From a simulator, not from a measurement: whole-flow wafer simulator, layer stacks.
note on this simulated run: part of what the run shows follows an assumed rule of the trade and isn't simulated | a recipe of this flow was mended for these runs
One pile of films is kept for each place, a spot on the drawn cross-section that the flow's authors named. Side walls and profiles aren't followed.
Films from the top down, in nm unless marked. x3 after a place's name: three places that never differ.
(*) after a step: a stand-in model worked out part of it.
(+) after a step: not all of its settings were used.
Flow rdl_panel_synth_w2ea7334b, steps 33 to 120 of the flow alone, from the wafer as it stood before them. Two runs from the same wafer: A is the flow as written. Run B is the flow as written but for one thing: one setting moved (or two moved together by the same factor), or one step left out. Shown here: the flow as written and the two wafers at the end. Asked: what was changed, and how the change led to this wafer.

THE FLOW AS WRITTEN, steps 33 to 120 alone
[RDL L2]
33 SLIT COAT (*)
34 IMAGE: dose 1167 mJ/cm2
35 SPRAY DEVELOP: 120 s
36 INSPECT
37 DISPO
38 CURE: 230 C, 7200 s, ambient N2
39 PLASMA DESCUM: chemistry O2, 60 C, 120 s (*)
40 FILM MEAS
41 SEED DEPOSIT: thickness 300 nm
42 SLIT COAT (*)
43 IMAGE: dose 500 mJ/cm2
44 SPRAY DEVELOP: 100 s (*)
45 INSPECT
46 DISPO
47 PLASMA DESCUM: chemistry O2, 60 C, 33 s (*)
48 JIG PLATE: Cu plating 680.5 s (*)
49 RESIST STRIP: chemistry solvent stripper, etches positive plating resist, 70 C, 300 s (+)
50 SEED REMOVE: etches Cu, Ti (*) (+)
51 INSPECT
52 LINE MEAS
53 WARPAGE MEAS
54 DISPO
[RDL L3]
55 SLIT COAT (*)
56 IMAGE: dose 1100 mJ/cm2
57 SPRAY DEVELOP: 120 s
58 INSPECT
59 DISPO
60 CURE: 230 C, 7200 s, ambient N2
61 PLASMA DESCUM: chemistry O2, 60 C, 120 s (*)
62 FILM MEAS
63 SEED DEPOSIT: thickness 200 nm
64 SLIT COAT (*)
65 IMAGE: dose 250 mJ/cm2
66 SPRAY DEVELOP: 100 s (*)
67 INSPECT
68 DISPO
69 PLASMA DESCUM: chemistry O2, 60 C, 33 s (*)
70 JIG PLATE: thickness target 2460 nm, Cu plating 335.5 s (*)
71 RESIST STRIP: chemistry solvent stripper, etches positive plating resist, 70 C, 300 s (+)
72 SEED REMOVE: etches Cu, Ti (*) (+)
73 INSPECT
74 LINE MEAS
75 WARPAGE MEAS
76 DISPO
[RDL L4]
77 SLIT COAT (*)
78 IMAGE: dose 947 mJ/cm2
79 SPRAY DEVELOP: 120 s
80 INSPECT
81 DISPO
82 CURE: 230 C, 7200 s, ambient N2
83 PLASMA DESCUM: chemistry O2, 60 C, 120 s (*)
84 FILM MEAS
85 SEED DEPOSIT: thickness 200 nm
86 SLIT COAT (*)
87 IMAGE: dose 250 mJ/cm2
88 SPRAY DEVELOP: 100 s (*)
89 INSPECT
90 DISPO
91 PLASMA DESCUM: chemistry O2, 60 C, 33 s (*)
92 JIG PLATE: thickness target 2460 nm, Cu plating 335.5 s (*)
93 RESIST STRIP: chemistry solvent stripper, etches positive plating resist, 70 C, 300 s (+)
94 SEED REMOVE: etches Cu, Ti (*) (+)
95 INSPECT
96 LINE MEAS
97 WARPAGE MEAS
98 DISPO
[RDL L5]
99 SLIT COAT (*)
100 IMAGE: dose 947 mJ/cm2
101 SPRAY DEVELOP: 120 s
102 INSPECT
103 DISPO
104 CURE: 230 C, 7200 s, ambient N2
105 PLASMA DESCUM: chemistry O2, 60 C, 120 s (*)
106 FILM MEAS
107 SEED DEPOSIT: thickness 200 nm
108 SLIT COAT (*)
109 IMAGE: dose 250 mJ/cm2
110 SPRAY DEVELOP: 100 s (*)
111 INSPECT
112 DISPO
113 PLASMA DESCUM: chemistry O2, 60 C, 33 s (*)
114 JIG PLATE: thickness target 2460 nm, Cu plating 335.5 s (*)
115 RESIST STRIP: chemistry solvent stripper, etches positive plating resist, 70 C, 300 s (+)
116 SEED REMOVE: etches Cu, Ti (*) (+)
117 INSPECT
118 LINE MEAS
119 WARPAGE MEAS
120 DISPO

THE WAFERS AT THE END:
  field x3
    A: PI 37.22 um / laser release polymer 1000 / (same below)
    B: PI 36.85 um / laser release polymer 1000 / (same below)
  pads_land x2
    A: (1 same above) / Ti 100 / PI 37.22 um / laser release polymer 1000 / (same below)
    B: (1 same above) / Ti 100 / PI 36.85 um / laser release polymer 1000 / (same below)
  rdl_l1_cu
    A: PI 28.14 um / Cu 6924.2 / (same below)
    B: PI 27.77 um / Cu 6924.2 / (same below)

The cause: step 48, JIG PLATE: Cu plating 517.2 s was run, where the flow has Cu plating 680.5 s.

How the change led to this, step by step:
  48 JIG PLATE: Cu plating 680.5 s (*)
      rdl_l2_cu, rdl_l2_land, rdl_l2_via, rdl_l2_rim, rdl_l3_land, rdl_l3_via: A Cu +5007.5 | B Cu +3805.9
  55 SLIT COAT (*)
      rdl_l2_space: A PI +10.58 um | B PI +9602.1
      field x3, rdl_l4_cu, rdl_l4_space and 8 more: A PI +7936.4 | B PI +7563.3
      (and at 10 more places)
  64 SLIT COAT (*)
      rdl_l2_space: A ILINE-POS-THICK-GRADE-A +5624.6 (new film) | B ILINE-POS-THICK-GRADE-A +5466.3 (new film)
      rdl_l1_rim: A ILINE-POS-THICK-GRADE-A +5077.5 (new film) | B ILINE-POS-THICK-GRADE-A +4897.2 (new film)
      (and at 3 more places)
  66 SPRAY DEVELOP: 100 s (*)
      rdl_l3_land: A ILINE-POS-THICK-GRADE-A -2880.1 (all of it) | B ILINE-POS-THICK-GRADE-A -2956 (all of it)
  71 RESIST STRIP: chemistry solvent stripper, etches positive plating resist, 70 C, 300 s (+)
      rdl_l2_space: A ILINE-POS-THICK-GRADE-A -5594.9 (all of it) | B ILINE-POS-THICK-GRADE-A -5436.6 (all of it)
      rdl_l1_rim: A ILINE-POS-THICK-GRADE-A -5047.8 (all of it) | B ILINE-POS-THICK-GRADE-A -4867.5 (all of it)
      (and at 2 more places)
  77 SLIT COAT (*)
      rdl_l1_rim: A PI +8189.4 | B PI +7993.9
      rdl_l2_via: A PI +7515 | B PI +7867.3
      (and at 2 more places)
  86 SLIT COAT (*)
      rdl_l2_via: A ILINE-POS-THICK-GRADE-A +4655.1 (new film) | B ILINE-POS-THICK-GRADE-A +4793.1 (new film)
  93 RESIST STRIP: chemistry solvent stripper, etches positive plating resist, 70 C, 300 s (+)
      rdl_l2_via: A ILINE-POS-THICK-GRADE-A -4625.4 (all of it) | B ILINE-POS-THICK-GRADE-A -4763.4 (all of it)
